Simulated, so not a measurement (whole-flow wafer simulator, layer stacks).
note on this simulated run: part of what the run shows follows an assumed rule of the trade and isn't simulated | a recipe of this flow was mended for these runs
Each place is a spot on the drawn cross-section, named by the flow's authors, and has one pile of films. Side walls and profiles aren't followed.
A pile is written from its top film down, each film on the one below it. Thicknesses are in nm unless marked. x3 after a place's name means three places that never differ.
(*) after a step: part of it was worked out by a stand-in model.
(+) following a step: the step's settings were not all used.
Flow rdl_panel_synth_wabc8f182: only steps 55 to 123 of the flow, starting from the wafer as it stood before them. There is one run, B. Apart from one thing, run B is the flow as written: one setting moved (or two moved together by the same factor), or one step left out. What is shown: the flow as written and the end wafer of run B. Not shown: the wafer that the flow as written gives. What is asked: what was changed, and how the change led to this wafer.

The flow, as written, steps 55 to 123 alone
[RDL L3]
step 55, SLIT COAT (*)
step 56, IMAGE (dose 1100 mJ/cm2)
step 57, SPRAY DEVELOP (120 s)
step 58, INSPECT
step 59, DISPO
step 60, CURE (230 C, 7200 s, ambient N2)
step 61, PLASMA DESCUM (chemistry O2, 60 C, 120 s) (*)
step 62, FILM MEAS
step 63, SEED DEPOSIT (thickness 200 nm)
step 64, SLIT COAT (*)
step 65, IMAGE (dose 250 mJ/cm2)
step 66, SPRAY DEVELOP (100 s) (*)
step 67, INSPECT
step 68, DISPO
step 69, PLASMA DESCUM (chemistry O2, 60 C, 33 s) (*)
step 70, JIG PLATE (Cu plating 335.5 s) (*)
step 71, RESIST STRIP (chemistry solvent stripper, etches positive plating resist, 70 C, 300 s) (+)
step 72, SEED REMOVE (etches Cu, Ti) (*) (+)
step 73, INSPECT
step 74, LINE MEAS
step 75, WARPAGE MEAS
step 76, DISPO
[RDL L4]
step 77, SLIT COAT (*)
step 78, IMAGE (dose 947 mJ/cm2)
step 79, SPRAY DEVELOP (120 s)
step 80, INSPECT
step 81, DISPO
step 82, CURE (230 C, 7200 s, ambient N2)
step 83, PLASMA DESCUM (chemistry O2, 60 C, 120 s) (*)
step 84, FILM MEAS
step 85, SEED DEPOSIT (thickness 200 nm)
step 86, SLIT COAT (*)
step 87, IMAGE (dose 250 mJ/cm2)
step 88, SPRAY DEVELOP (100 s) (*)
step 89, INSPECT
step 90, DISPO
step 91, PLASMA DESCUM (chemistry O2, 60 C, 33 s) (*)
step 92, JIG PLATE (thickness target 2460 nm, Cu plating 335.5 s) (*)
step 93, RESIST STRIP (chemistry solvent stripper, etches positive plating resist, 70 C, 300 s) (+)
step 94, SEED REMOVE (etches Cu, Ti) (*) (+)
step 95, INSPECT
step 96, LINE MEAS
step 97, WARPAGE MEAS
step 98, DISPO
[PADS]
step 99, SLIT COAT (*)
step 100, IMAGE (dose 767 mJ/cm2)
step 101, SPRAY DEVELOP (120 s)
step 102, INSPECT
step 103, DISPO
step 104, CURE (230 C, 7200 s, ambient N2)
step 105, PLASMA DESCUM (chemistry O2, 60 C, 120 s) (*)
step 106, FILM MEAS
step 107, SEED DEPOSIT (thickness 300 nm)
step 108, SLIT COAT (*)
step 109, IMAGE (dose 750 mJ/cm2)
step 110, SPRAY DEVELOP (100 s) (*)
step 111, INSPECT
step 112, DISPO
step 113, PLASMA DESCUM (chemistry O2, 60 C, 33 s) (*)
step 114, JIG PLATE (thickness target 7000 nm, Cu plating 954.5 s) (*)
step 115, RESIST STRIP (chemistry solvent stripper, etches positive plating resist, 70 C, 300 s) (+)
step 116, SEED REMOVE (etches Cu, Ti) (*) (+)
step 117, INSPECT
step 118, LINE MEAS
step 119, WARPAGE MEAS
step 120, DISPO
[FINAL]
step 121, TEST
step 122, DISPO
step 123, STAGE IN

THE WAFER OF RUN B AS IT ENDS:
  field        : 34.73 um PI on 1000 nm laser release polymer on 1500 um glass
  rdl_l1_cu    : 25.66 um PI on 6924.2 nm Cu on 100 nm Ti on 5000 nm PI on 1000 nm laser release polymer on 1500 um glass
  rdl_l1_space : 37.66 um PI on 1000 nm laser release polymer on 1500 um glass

What caused this: step 70, JIG PLATE: Cu plating 281.8 s was run, though the flow has Cu plating 335.5 s.

Step by step, how the change led to this:
  step 70, JIG PLATE (Cu plating 335.5 s) (*)
      rdl_l3_cu, rdl_l3_land, rdl_l3_via, rdl_l4_land, rdl_l4_via: +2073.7 Cu (it would be, as written: +2468.8 Cu)
  step 77, SLIT COAT (*)
      field, pads_cu, pads_space, pads_land, pads_via: +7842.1 PI (it would be, as written: +8112.6 PI)
      rdl_l1_cu: +7710.1 PI (it would be, as written: +7979.2 PI)
      (also at 13 further places)
  step 86, SLIT COAT (*)
      rdl_l3_land: +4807 ILINE-POS-THICK-GRADE-A (new film) (it would be, as written: +4693.2 ILINE-POS-THICK-GRADE-A (new film))
      rdl_l3_via: +4776.1 ILINE-POS-THICK-GRADE-A (new film) (it would be, as written: +4627.8 ILINE-POS-THICK-GRADE-A (new film))
  step 93, RESIST STRIP (chemistry solvent stripper, etches positive plating resist, 70 C, 300 s) (+)
      rdl_l3_land: -4777.3 ILINE-POS-THICK-GRADE-A (all of it) (it would be, as written: -4663.5 ILINE-POS-THICK-GRADE-A (all of it))
      rdl_l3_via: -4746.4 ILINE-POS-THICK-GRADE-A (all of it) (it would be, as written: -4598.1 ILINE-POS-THICK-GRADE-A (all of it))
  step 99, SLIT COAT (*)
      rdl_l3_via: +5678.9 PI (it would be, as written: +5534.5 PI)
      rdl_l4_via: +10.93 um PI (new film) (it would be, as written: +10.89 um PI (new film))
  step 108, SLIT COAT (*)
      rdl_l4_cu, rdl_l4_space: +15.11 um ILINE-POS-THICK-GRADE-A (new film) (it would be, as written: +15.12 um ILINE-POS-THICK-GRADE-A (new film))
      rdl_l3_cu: +15.02 um ILINE-POS-THICK-GRADE-A (new film) (it would be, as written: +15.04 um ILINE-POS-THICK-GRADE-A (new film))
      (also at 5 further places)
  step 115, RESIST STRIP (chemistry solvent stripper, etches positive plating resist, 70 C, 300 s) (+)
      rdl_l4_cu, rdl_l4_space: -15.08 um ILINE-POS-THICK-GRADE-A (all of it) (it would be, as written: -15.09 um ILINE-POS-THICK-GRADE-A (all of it))
      rdl_l3_cu: -14.99 um ILINE-POS-THICK-GRADE-A (all of it) (it would be, as written: -15.01 um ILINE-POS-THICK-GRADE-A (all of it))
      (also at 5 further places)
